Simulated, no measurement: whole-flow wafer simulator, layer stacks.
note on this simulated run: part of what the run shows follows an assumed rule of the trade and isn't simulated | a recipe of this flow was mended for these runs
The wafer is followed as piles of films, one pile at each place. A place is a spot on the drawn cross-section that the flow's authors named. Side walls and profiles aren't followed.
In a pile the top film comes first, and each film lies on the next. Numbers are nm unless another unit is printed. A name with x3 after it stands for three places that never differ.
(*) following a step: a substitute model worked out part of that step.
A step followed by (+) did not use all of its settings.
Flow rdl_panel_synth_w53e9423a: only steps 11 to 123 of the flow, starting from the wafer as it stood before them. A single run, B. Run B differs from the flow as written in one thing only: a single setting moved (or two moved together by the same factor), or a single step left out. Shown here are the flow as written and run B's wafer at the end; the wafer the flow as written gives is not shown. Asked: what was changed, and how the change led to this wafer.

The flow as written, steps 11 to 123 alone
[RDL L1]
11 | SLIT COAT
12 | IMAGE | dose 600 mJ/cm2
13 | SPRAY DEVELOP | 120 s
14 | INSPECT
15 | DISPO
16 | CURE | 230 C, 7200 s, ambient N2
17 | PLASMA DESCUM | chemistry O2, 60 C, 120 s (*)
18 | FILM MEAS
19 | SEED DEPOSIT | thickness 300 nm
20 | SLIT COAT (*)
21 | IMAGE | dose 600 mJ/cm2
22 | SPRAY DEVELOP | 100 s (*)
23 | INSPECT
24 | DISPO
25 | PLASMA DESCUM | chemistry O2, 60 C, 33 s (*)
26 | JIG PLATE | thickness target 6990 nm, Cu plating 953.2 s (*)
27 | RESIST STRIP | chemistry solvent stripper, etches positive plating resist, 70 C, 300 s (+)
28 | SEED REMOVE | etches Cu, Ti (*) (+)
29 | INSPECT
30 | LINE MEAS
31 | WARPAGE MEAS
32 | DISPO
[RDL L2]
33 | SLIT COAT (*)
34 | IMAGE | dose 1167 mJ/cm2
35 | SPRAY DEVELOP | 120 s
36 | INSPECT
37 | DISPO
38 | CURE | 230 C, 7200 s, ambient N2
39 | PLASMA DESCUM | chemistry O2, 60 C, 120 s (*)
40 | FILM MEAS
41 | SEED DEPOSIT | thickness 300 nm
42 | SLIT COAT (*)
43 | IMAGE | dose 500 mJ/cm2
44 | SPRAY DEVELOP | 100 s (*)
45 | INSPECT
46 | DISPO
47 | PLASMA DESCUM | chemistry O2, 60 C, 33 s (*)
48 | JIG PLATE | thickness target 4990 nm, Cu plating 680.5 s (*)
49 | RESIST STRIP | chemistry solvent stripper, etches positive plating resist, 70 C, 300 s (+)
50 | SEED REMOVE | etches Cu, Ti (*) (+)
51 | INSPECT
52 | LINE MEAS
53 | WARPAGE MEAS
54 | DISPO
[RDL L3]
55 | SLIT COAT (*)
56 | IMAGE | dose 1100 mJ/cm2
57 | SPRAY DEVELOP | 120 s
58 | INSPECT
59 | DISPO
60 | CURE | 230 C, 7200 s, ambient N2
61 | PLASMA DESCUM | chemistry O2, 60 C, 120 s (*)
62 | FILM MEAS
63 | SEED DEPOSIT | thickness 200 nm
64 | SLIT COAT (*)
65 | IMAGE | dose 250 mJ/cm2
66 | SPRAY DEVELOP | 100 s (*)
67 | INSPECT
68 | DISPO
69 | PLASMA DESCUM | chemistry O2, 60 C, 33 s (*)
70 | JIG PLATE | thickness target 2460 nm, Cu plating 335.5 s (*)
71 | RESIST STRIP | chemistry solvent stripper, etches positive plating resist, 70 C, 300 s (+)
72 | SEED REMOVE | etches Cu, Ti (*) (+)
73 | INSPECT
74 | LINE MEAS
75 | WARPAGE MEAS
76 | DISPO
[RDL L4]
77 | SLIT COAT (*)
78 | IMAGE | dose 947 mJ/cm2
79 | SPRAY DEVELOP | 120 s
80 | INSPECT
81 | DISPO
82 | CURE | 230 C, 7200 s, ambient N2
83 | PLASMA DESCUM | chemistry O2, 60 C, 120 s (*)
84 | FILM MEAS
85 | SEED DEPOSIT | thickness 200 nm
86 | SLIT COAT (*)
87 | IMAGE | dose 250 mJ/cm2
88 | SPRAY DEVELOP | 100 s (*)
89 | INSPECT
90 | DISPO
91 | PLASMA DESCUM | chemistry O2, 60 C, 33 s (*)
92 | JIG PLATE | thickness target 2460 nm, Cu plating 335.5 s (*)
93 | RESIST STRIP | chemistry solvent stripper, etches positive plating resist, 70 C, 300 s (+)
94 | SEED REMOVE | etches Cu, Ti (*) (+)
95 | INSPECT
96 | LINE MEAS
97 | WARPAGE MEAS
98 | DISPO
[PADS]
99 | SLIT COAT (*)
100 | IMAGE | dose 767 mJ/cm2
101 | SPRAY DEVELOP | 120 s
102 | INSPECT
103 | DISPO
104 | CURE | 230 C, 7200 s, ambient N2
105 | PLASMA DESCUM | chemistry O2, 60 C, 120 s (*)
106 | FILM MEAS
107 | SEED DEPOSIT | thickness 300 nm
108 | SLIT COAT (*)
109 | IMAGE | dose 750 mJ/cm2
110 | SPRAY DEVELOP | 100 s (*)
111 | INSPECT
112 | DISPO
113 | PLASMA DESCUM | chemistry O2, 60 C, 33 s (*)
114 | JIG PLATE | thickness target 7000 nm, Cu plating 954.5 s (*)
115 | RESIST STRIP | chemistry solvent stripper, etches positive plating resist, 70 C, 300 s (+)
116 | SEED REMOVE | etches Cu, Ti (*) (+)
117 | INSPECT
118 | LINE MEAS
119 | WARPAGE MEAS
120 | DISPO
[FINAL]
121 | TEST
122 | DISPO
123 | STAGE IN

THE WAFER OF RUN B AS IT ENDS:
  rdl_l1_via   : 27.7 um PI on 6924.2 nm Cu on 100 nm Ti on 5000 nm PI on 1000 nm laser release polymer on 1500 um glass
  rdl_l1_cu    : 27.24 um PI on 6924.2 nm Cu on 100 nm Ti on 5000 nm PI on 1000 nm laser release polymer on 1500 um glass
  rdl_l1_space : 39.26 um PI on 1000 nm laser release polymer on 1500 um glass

Cause: step 13, SPRAY DEVELOP: 120 s, was skipped.

How this came from the change, step by step:
  20 | SLIT COAT (*)
      rdl_l1_cu: +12 um ILINE-POS-THICK-GRADE-A (new film) (in the flow as written it would be: +10.42 um ILINE-POS-THICK-GRADE-A (new film))
      rdl_l1_space: +12 um ILINE-POS-THICK-GRADE-A (new film) (in the flow as written it would be: +10.94 um ILINE-POS-THICK-GRADE-A (new film))
      (also at 1 further place)
  22 | SPRAY DEVELOP | 100 s (*)
      rdl_l1_cu: -12 um ILINE-POS-THICK-GRADE-A (all of it) (in the flow as written it would be: -10.42 um ILINE-POS-THICK-GRADE-A (all of it))
      rdl_l1_via: -12 um ILINE-POS-THICK-GRADE-A (all of it) (in the flow as written it would be: -13.83 um ILINE-POS-THICK-GRADE-A (all of it))
  27 | RESIST STRIP | chemistry solvent stripper, etches positive plating resist, 70 C, 300 s (+)
      rdl_l1_space: -11.97 um ILINE-POS-THICK-GRADE-A (all of it) (in the flow as written it would be: -10.91 um ILINE-POS-THICK-GRADE-A (all of it))
  33 | SLIT COAT (*)
      rdl_l1_cu: +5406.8 PI (new film) (in the flow as written it would be: +4815.5 PI (new film))
      rdl_l1_space: +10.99 um PI (in the flow as written it would be: +10.38 um PI)
      (also at 1 further place)
  42 | SLIT COAT (*)
      rdl_l1_via: +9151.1 ILINE-POS-THICK-GRADE-A (new film) (in the flow as written it would be: +10.08 um ILINE-POS-THICK-GRADE-A (new film))
      rdl_l1_cu: +9750.6 ILINE-POS-THICK-GRADE-A (new film) (in the flow as written it would be: +9269.6 ILINE-POS-THICK-GRADE-A (new film))
      (also at 1 further place)
  49 | RESIST STRIP | chemistry solvent stripper, etches positive plating resist, 70 C, 300 s (+)
      rdl_l1_via: -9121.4 ILINE-POS-THICK-GRADE-A (all of it) (in the flow as written it would be: -10.05 um ILINE-POS-THICK-GRADE-A (all of it))
      rdl_l1_cu: -9720.9 ILINE-POS-THICK-GRADE-A (all of it) (in the flow as written it would be: -9239.9 ILINE-POS-THICK-GRADE-A (all of it))
      (also at 1 further place)
  55 | SLIT COAT (*)
      rdl_l1_cu: +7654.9 PI (in the flow as written it would be: +7258.6 PI)
      rdl_l1_space: +8803.7 PI (in the flow as written it would be: +8409.5 PI)
      (also at 1 further place)
  64 | SLIT COAT (*)
      rdl_l1_cu: +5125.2 ILINE-POS-THICK-GRADE-A (new film) (in the flow as written it would be: +4881.9 ILINE-POS-THICK-GRADE-A (new film))
      rdl_l1_space: +5345.3 ILINE-POS-THICK-GRADE-A (new film) (in the flow as written it would be: +5109.9 ILINE-POS-THICK-GRADE-A (new film))
      (also at 1 further place)
  71 | RESIST STRIP | chemistry solvent stripper, etches positive plating resist, 70 C, 300 s (+)
      rdl_l1_cu: -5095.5 ILINE-POS-THICK-GRADE-A (all of it) (in the flow as written it would be: -4852.2 ILINE-POS-THICK-GRADE-A (all of it))
      rdl_l1_space: -5315.6 ILINE-POS-THICK-GRADE-A (all of it) (in the flow as written it would be: -5080.2 ILINE-POS-THICK-GRADE-A (all of it))
      (also at 1 further place)
  77 | SLIT COAT (*)
      rdl_l1_cu: +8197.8 PI (in the flow as written it would be: +7979.2 PI)
      rdl_l1_space: +8435.5 PI (in the flow as written it would be: +8225.4 PI)
      (also at 1 further place)
  86 | SLIT COAT (*)
      rdl_l1_cu: +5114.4 ILINE-POS-THICK-GRADE-A (new film) (in the flow as written it would be: +4982.5 ILINE-POS-THICK-GRADE-A (new film))
      rdl_l1_space: +5155.1 ILINE-POS-THICK-GRADE-A (new film) (in the flow as written it would be: +5029.9 ILINE-POS-THICK-GRADE-A (new film))
      (also at 1 further place)
  93 | RESIST STRIP | chemistry solvent stripper, etches positive plating resist, 70 C, 300 s (+)
      rdl_l1_cu: -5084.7 ILINE-POS-THICK-GRADE-A (all of it) (in the flow as written it would be: -4952.8 ILINE-POS-THICK-GRADE-A (all of it))
      rdl_l1_space: -5125.4 ILINE-POS-THICK-GRADE-A (all of it) (in the flow as written it would be: -5000.2 ILINE-POS-THICK-GRADE-A (all of it))
      (also at 1 further place)
  99 | SLIT COAT (*)
      rdl_l1_via: +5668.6 PI (in the flow as written it would be: +5880.7 PI)
  108 | SLIT COAT (*)
      rdl_l1_cu: +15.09 um ILINE-POS-THICK-GRADE-A (new film) (in the flow as written it would be: +15 um ILINE-POS-THICK-GRADE-A (new film))
      rdl_l1_space: +15.1 um ILINE-POS-THICK-GRADE-A (new film) (in the flow as written it would be: +15.01 um ILINE-POS-THICK-GRADE-A (new film))
      (also at 1 further place)
  115 | RESIST STRIP | chemistry solvent stripper, etches positive plating resist, 70 C, 300 s (+)
      rdl_l1_cu: -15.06 um ILINE-POS-THICK-GRADE-A (all of it) (in the flow as written it would be: -14.97 um ILINE-POS-THICK-GRADE-A (all of it))
      rdl_l1_space: -15.07 um ILINE-POS-THICK-GRADE-A (all of it) (in the flow as written it would be: -14.98 um ILINE-POS-THICK-GRADE-A (all of it))
      (also at 1 further place)
